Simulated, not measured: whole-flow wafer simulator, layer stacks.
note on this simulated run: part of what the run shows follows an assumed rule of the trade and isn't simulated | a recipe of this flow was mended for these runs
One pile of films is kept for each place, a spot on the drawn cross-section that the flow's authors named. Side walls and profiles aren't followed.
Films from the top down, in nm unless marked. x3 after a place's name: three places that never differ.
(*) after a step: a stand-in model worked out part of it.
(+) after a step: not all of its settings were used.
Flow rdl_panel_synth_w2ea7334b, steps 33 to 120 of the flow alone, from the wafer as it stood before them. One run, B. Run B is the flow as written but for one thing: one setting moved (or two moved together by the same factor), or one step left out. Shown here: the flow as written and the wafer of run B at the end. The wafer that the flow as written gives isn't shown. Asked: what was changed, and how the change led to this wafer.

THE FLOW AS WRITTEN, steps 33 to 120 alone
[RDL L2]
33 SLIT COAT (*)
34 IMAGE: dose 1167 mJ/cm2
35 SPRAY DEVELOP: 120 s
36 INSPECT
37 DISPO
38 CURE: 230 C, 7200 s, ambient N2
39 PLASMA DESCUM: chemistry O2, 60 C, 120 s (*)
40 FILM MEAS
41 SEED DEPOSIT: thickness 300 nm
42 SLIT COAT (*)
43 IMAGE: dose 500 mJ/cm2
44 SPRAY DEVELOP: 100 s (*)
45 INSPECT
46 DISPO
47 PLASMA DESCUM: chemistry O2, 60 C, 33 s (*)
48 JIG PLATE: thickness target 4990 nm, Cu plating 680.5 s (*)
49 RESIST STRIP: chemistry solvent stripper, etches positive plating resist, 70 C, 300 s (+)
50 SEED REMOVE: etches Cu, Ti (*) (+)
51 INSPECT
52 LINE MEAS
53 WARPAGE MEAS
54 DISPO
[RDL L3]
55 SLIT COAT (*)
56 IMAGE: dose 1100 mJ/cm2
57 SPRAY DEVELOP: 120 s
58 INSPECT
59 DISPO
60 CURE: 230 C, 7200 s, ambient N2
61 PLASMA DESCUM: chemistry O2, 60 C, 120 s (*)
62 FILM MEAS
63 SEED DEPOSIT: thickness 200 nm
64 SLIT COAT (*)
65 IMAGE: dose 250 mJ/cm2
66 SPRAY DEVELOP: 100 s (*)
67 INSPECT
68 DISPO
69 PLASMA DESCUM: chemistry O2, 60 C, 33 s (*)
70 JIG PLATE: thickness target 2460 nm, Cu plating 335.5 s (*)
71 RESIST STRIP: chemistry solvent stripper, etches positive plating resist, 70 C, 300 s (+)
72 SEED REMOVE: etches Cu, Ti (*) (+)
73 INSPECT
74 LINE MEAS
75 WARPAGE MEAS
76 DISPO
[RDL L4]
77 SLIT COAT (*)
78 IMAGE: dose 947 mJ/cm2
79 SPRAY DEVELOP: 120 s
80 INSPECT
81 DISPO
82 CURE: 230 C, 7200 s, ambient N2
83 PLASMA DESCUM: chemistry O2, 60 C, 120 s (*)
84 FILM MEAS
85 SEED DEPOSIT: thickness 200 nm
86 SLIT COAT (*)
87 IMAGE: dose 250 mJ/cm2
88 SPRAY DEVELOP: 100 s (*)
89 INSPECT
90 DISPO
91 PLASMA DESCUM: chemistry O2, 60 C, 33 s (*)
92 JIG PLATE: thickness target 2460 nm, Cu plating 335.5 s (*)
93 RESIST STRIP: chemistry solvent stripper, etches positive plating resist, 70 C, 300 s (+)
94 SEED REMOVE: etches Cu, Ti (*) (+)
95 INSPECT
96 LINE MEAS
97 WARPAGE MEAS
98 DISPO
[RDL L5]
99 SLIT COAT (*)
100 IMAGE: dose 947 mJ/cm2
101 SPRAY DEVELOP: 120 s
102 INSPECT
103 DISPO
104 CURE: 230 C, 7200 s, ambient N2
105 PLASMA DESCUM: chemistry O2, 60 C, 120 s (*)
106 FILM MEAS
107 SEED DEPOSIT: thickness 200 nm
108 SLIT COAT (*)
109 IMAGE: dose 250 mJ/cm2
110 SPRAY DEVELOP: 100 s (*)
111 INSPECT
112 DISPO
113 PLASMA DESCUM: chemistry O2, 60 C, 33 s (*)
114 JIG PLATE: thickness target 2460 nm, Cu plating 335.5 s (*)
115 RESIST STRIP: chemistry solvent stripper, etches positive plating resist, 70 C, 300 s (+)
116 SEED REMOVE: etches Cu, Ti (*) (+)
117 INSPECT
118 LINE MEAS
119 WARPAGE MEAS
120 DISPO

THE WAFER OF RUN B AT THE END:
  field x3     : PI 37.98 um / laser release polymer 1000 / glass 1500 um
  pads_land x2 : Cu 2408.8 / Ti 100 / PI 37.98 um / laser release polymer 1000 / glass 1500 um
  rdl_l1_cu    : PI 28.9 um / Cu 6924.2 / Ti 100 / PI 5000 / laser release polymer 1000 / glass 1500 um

The cause: step 48, JIG PLATE: Cu plating 986.7 s was run, where the flow has Cu plating 680.5 s.

How the change led to this, step by step:
  48 JIG PLATE: thickness target 4990 nm, Cu plating 680.5 s (*)
      rdl_l2_cu, rdl_l2_land, rdl_l2_via, rdl_l2_rim, rdl_l3_land, rdl_l3_via: Cu +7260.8 (as written it would be: Cu +5007.5)
  55 SLIT COAT (*)
      rdl_l3_cu, rdl_l3_space: PI +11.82 um (as written it would be: PI +9998.1)
      rdl_l1_rim: PI +11 um (as written it would be: PI +9173.5)
      (and at 20 more places)
  64 SLIT COAT (*)
      rdl_l3_cu, rdl_l3_space: ILINE-POS-THICK-GRADE-A +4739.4 (new film) (as written it would be: ILINE-POS-THICK-GRADE-A +4624.3 (new film))
      rdl_l2_space: ILINE-POS-THICK-GRADE-A +5800.7 (new film) (as written it would be: ILINE-POS-THICK-GRADE-A +5624.6 (new film))
      (and at 4 more places)
  66 SPRAY DEVELOP: 100 s (*)
      rdl_l3_cu: ILINE-POS-THICK-GRADE-A -4739.4 (all of it) (as written it would be: ILINE-POS-THICK-GRADE-A -4624.3 (all of it))
      rdl_l3_land: ILINE-POS-THICK-GRADE-A -2773.1 (all of it) (as written it would be: ILINE-POS-THICK-GRADE-A -2880.1 (all of it))
  71 RESIST STRIP: chemistry solvent stripper, etches positive plating resist, 70 C, 300 s (+)
      rdl_l2_space: ILINE-POS-THICK-GRADE-A -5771 (all of it) (as written it would be: ILINE-POS-THICK-GRADE-A -5594.9 (all of it))
      rdl_l1_rim: ILINE-POS-THICK-GRADE-A -5247.8 (all of it) (as written it would be: ILINE-POS-THICK-GRADE-A -5047.8 (all of it))
      (and at 3 more places)
  77 SLIT COAT (*)
      rdl_l2_space: PI +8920 (as written it would be: PI +8736.1)
      rdl_l1_rim: PI +8402.6 (as written it would be: PI +8189.4)
      (and at 3 more places)
  86 SLIT COAT (*)
      rdl_l2_via: ILINE-POS-THICK-GRADE-A +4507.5 (new film) (as written it would be: ILINE-POS-THICK-GRADE-A +4655.1 (new film))
  93 RESIST STRIP: chemistry solvent stripper, etches positive plating resist, 70 C, 300 s (+)
      rdl_l2_via: ILINE-POS-THICK-GRADE-A -4477.8 (all of it) (as written it would be: ILINE-POS-THICK-GRADE-A -4625.4 (all of it))
